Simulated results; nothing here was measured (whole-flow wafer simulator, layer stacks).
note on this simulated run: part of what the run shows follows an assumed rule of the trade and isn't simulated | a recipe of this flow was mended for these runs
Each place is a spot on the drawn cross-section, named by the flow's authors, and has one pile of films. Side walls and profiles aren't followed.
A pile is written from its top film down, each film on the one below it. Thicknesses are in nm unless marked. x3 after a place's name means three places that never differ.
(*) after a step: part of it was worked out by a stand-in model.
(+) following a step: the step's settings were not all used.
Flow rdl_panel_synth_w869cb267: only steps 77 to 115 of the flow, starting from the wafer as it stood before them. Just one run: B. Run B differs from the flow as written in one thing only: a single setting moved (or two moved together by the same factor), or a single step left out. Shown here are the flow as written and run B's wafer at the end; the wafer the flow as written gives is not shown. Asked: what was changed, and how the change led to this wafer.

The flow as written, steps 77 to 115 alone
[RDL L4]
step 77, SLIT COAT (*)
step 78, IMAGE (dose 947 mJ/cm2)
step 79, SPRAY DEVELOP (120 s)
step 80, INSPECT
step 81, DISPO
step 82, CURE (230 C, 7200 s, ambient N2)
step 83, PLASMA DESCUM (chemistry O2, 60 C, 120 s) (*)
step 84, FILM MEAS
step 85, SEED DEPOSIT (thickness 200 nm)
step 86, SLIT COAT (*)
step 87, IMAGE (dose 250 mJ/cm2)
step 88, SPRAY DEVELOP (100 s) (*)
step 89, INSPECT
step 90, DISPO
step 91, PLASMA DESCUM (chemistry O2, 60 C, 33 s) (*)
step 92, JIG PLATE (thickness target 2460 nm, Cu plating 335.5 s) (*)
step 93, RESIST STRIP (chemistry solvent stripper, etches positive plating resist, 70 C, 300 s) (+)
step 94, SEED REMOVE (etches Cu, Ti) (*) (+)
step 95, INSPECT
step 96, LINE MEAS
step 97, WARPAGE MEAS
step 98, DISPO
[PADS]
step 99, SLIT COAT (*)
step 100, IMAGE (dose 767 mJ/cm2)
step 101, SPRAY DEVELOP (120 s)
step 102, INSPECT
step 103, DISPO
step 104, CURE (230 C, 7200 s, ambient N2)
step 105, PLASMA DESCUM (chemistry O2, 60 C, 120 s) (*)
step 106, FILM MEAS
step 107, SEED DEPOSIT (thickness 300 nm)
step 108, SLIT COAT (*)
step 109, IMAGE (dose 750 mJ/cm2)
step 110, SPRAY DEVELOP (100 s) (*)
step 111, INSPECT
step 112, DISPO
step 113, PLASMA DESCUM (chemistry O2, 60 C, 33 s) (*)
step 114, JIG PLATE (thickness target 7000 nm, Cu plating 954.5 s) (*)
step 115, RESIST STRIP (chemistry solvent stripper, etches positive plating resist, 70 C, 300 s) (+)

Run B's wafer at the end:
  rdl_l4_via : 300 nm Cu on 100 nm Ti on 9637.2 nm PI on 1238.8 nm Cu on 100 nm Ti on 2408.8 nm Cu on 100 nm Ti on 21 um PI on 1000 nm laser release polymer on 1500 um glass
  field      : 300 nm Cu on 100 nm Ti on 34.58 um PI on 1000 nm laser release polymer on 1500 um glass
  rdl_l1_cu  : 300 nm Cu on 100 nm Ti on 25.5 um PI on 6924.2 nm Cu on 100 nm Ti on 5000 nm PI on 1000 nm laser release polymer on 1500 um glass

The reason: step 92, JIG PLATE: Cu plating 176.5 s was run, while the flow as written has Cu plating 335.5 s.

How this came from the change, step by step:
  step 92, JIG PLATE (thickness target 2460 nm, Cu plating 335.5 s) (*)
      rdl_l4_cu, rdl_l4_land, rdl_l4_via, pads_land, pads_via: Cu gains 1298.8 (it would be, as written: Cu gains 2468.8)
  step 99, SLIT COAT (*)
      rdl_l4_via: PI gains 9637.2 (new film) (it would be, as written: PI gains 10.89 um (new film))
      field: PI gains 5464.8 (it would be, as written: PI gains 5893.8)
      (as well as at 19 more places)
  step 108, SLIT COAT (*)
      rdl_l3_land: ILINE-POS-THICK-GRADE-A gains 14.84 um (new film) (it would be, as written: ILINE-POS-THICK-GRADE-A gains 14.85 um (new film))
      rdl_l3_via: ILINE-POS-THICK-GRADE-A gains 14.79 um (new film) (it would be, as written: ILINE-POS-THICK-GRADE-A gains 14.8 um (new film))
      (as well as at 8 more places)
  step 110, SPRAY DEVELOP (100 s) (*)
      pads_cu: ILINE-POS-THICK-GRADE-A loses 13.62 um (all of it) (it would be, as written: ILINE-POS-THICK-GRADE-A loses 13.68 um (all of it))
      pads_land: ILINE-POS-THICK-GRADE-A loses 13.21 um (all of it) (it would be, as written: ILINE-POS-THICK-GRADE-A loses 13.11 um (all of it))
      (as well as at 1 more place)
  step 114, JIG PLATE (thickness target 7000 nm, Cu plating 954.5 s) (*)
      pads_via: Au/Ni/Cu gains 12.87 um (new film) (it would be, as written: Au/Ni/Cu gains 12.72 um (new film))
  step 115, RESIST STRIP (chemistry solvent stripper, etches positive plating resist, 70 C, 300 s) (+)
      rdl_l3_space: ILINE-POS-THICK-GRADE-A loses 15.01 um (all of it) (it would be, as written: ILINE-POS-THICK-GRADE-A loses 15 um (all of it))
      rdl_l3_land: ILINE-POS-THICK-GRADE-A loses 14.81 um (all of it) (it would be, as written: ILINE-POS-THICK-GRADE-A loses 14.82 um (all of it))
      (as well as at 5 more places)
